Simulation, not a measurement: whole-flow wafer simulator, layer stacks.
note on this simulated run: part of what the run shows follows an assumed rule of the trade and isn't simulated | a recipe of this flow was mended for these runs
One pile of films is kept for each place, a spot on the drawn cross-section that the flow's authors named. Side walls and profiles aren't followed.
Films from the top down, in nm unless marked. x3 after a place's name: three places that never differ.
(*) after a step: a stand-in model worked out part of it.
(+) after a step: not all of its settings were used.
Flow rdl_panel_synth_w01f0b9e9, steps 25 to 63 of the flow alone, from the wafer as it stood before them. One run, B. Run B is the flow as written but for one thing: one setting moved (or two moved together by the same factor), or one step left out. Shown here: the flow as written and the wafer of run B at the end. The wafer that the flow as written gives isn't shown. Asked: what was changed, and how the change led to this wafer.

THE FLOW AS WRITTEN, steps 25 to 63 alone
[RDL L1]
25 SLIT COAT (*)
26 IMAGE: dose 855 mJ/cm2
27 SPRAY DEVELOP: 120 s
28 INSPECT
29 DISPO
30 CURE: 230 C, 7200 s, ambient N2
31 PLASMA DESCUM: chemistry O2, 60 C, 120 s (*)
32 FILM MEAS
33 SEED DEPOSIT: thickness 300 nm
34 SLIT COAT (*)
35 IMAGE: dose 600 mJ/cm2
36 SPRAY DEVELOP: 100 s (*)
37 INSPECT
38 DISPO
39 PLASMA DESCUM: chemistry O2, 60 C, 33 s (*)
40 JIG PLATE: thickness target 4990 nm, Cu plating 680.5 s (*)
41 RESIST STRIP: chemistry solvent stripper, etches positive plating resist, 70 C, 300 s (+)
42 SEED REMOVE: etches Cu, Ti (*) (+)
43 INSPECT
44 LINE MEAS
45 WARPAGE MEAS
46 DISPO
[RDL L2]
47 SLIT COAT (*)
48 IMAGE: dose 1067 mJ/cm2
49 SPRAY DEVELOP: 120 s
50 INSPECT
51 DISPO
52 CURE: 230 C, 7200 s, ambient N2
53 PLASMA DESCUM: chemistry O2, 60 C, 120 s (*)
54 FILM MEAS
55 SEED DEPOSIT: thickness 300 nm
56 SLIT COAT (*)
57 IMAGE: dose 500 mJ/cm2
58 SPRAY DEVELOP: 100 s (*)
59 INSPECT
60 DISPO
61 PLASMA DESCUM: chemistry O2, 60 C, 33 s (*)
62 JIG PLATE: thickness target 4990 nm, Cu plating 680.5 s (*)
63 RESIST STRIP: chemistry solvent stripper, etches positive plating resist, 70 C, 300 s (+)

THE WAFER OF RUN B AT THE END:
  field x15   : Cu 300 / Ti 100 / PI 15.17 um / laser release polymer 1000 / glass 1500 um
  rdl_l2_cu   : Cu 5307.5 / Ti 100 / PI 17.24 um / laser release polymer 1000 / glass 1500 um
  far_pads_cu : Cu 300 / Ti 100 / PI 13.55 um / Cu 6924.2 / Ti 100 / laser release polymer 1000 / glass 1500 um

The cause: step 40, JIG PLATE: Cu plating 1063 s was run, where the flow has Cu plating 680.5 s.

How the change led to this, step by step:
  40 JIG PLATE: thickness target 4990 nm, Cu plating 680.5 s (*)
      rdl_l1_cu, rdl_l1_land, rdl_l1_via, rdl_l1_rim, rdl_l2_land, rdl_l2_via: Cu +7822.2 (as written it would be: Cu +5007.5)
  47 SLIT COAT (*)
      rdl_l2_cu, rdl_l2_space: PI +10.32 um (as written it would be: PI +8899.9)
      rdl_l1_space: PI +11.21 um (as written it would be: PI +9924.5)
      (and at 23 more places)
  56 SLIT COAT (*)
      rdl_l2_cu, rdl_l2_space: ILINE-POS-THICK-GRADE-A +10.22 um (new film) (as written it would be: ILINE-POS-THICK-GRADE-A +9884.2 (new film))
      far_pads_cu: ILINE-POS-THICK-GRADE-A +10.24 um (new film) (as written it would be: ILINE-POS-THICK-GRADE-A +9933.1 (new film))
      (and at 7 more places)
  58 SPRAY DEVELOP: 100 s (*)
      rdl_l2_cu: ILINE-POS-THICK-GRADE-A -10.22 um (all of it) (as written it would be: ILINE-POS-THICK-GRADE-A -9884.2 (all of it))
      rdl_l2_land: ILINE-POS-THICK-GRADE-A -7033.8 (all of it) (as written it would be: ILINE-POS-THICK-GRADE-A -7416.3 (all of it))
      (and at 1 more place)
  63 RESIST STRIP: chemistry solvent stripper, etches positive plating resist, 70 C, 300 s (+)
      far_pads_cu: ILINE-POS-THICK-GRADE-A -10.21 um (all of it) (as written it would be: ILINE-POS-THICK-GRADE-A -9903.4 (all of it))
      rdl_l1_cu: ILINE-POS-THICK-GRADE-A -9729.4 (all of it) (as written it would be: ILINE-POS-THICK-GRADE-A -10.01 um (all of it))
      (and at 5 more places)
